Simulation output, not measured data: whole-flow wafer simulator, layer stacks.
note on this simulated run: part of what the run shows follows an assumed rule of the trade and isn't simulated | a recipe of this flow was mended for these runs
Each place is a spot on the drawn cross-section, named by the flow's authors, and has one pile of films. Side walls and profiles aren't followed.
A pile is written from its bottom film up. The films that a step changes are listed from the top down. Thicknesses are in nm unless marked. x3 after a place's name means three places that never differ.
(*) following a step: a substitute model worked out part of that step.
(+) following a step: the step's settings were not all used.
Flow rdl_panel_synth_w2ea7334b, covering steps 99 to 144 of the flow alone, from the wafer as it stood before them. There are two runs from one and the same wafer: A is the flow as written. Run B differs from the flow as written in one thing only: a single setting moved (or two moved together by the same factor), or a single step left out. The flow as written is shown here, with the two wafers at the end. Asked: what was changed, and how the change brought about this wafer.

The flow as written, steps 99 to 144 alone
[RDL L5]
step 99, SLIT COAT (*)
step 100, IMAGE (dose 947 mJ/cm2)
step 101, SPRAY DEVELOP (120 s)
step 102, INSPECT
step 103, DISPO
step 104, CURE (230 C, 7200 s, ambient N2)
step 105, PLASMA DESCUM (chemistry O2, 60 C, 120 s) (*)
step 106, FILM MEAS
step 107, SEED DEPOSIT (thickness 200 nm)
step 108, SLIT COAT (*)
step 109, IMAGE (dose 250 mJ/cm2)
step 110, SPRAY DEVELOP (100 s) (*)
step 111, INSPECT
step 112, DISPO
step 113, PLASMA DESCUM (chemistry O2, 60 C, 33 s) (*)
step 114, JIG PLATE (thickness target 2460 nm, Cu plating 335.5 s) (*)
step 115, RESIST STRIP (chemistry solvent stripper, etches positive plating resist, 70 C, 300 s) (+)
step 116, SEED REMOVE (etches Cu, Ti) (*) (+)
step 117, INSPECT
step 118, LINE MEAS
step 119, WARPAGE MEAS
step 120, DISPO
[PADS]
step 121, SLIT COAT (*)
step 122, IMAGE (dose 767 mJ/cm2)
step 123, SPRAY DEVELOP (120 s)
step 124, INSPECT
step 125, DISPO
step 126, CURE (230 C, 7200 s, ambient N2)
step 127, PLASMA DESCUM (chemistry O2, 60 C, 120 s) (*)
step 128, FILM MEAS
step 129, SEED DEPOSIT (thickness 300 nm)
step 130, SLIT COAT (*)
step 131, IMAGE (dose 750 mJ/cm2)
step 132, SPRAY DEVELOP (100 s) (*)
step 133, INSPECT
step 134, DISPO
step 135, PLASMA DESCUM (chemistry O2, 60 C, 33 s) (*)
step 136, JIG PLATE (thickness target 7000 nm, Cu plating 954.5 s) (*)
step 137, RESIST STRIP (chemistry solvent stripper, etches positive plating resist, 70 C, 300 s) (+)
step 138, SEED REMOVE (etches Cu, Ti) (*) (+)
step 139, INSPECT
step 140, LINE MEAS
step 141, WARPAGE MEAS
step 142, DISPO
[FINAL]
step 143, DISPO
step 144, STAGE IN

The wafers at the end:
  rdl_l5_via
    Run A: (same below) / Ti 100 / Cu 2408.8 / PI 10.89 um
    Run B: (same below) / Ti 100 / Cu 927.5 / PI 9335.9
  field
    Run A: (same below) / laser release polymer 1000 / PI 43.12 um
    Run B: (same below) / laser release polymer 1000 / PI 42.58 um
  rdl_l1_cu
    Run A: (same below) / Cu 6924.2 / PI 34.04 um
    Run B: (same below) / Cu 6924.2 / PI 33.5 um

The reason: step 114, JIG PLATE: Cu plating 134.2 s was run, whereas the flow has Cu plating 335.5 s.

The path from the change to this, step by step:
  step 114, JIG PLATE (thickness target 2460 nm, Cu plating 335.5 s) (*)
      rdl_l5_cu, rdl_l5_land, rdl_l5_via, pads_land, pads_via: A Cu gains 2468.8 | B Cu gains 987.5
  step 121, SLIT COAT (*)
      rdl_l5_via: A PI gains 10.89 um (new film) | B PI gains 9335.9 (new film)
      rdl_l2_cu, rdl_l2_space: A PI gains 5993.4 | B PI gains 5451.9
      (and at 22 other places as well)
  step 130, SLIT COAT (*)
      rdl_l2_cu, rdl_l2_space: A ILINE-POS-THICK-GRADE-A gains 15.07 um (new film) | B ILINE-POS-THICK-GRADE-A gains 15.08 um (new film)
      rdl_l2_land: A ILINE-POS-THICK-GRADE-A gains 14.93 um (new film) | B ILINE-POS-THICK-GRADE-A gains 14.92 um (new film)
      (and at 10 other places as well)
  step 132, SPRAY DEVELOP (100 s) (*)
      pads_cu: A ILINE-POS-THICK-GRADE-A loses 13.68 um (all of it) | B ILINE-POS-THICK-GRADE-A loses 13.6 um (all of it)
      pads_land: A ILINE-POS-THICK-GRADE-A loses 13.11 um (all of it) | B ILINE-POS-THICK-GRADE-A loses 13.24 um (all of it)
      (and at 1 other place as well)
  step 136, JIG PLATE (thickness target 7000 nm, Cu plating 954.5 s) (*)
      pads_via: A Cu gains 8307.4 | B Cu gains 8505
  step 137, RESIST STRIP (chemistry solvent stripper, etches positive plating resist, 70 C, 300 s) (+)
      rdl_l2_land: A ILINE-POS-THICK-GRADE-A loses 14.9 um (all of it) | B ILINE-POS-THICK-GRADE-A loses 14.89 um (all of it)
      rdl_l2_via: A ILINE-POS-THICK-GRADE-A loses 14.86 um (all of it) | B ILINE-POS-THICK-GRADE-A loses 14.85 um (all of it)
      (and at 6 other places as well)
